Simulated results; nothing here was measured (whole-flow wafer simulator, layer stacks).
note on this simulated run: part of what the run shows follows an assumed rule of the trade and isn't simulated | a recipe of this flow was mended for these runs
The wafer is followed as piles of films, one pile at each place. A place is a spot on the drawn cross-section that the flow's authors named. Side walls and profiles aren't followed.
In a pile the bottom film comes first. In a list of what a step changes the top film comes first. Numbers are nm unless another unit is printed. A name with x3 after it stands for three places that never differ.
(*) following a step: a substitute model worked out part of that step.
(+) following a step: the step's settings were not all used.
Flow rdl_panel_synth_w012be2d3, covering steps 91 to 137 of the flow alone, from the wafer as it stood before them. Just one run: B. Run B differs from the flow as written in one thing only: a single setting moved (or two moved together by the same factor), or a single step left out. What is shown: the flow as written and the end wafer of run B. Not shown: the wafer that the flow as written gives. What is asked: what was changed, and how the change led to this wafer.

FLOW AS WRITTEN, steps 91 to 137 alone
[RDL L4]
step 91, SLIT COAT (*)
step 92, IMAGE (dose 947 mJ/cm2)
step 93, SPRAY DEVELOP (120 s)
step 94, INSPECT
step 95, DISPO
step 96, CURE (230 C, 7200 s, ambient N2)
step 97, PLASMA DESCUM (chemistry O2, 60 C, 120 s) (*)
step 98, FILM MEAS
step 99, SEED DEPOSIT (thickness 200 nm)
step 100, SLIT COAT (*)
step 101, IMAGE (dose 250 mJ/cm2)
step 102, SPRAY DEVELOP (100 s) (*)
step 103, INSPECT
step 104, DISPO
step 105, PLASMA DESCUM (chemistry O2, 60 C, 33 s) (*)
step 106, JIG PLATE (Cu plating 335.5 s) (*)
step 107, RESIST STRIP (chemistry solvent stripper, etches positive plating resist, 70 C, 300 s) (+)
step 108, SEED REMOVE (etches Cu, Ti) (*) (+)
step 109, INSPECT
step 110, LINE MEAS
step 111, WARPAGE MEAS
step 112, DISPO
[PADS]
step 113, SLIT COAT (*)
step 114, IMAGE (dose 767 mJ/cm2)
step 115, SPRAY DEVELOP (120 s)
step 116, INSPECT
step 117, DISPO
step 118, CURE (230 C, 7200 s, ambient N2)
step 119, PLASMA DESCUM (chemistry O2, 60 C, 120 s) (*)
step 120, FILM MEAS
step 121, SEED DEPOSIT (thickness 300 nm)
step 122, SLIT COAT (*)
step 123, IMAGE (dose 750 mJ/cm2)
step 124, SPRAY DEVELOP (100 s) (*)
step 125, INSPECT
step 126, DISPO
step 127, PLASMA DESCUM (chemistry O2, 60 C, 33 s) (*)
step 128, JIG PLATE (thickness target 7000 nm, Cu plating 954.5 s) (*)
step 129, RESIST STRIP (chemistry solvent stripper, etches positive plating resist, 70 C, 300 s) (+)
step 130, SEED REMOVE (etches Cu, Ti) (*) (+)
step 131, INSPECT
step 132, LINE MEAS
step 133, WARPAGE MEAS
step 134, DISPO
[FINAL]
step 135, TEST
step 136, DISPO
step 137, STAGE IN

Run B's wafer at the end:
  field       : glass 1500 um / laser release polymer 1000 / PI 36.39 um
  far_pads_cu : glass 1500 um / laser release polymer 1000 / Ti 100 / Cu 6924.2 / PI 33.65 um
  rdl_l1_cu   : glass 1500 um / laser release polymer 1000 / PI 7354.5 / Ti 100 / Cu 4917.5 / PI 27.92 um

Cause: step 106, JIG PLATE: Cu plating 308.7 s was run, whereas the flow has Cu plating 335.5 s.

Step by step, how the change led to this:
  step 106, JIG PLATE (Cu plating 335.5 s) (*)
      rdl_l4_cu, rdl_l4_land, rdl_l4_via, pads_land, pads_via: Cu gains 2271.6 (it would be, as written: Cu gains 2468.8)
  step 113, SLIT COAT (*)
      rdl_l4_space: PI gains 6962 (it would be, as written: PI gains 7219.4)
      rdl_l4_land: PI gains 4317.5 (new film) (it would be, as written: PI gains 4480.6 (new film))
      (and at 2 other places as well)
  step 122, SLIT COAT (*)
      rdl_l4_cu, rdl_l4_space: ILINE-POS-THICK-GRADE-A gains 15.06 um (new film) (it would be, as written: ILINE-POS-THICK-GRADE-A gains 15.12 um (new film))
      rdl_l4_land: ILINE-POS-THICK-GRADE-A gains 14.93 um (new film) (it would be, as written: ILINE-POS-THICK-GRADE-A gains 14.89 um (new film))
      (and at 5 other places as well)
  step 124, SPRAY DEVELOP (100 s) (*)
      pads_cu: ILINE-POS-THICK-GRADE-A loses 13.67 um (all of it) (it would be, as written: ILINE-POS-THICK-GRADE-A loses 13.68 um (all of it))
      pads_land: ILINE-POS-THICK-GRADE-A loses 13.13 um (all of it) (it would be, as written: ILINE-POS-THICK-GRADE-A loses 13.11 um (all of it))
      (and at 1 other place as well)
  step 129, RESIST STRIP (chemistry solvent stripper, etches positive plating resist, 70 C, 300 s) (+)
      rdl_l4_cu, rdl_l4_space: ILINE-POS-THICK-GRADE-A loses 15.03 um (all of it) (it would be, as written: ILINE-POS-THICK-GRADE-A loses 15.09 um (all of it))
      rdl_l4_land: ILINE-POS-THICK-GRADE-A loses 14.9 um (all of it) (it would be, as written: ILINE-POS-THICK-GRADE-A loses 14.86 um (all of it))
      (and at 2 other places as well)
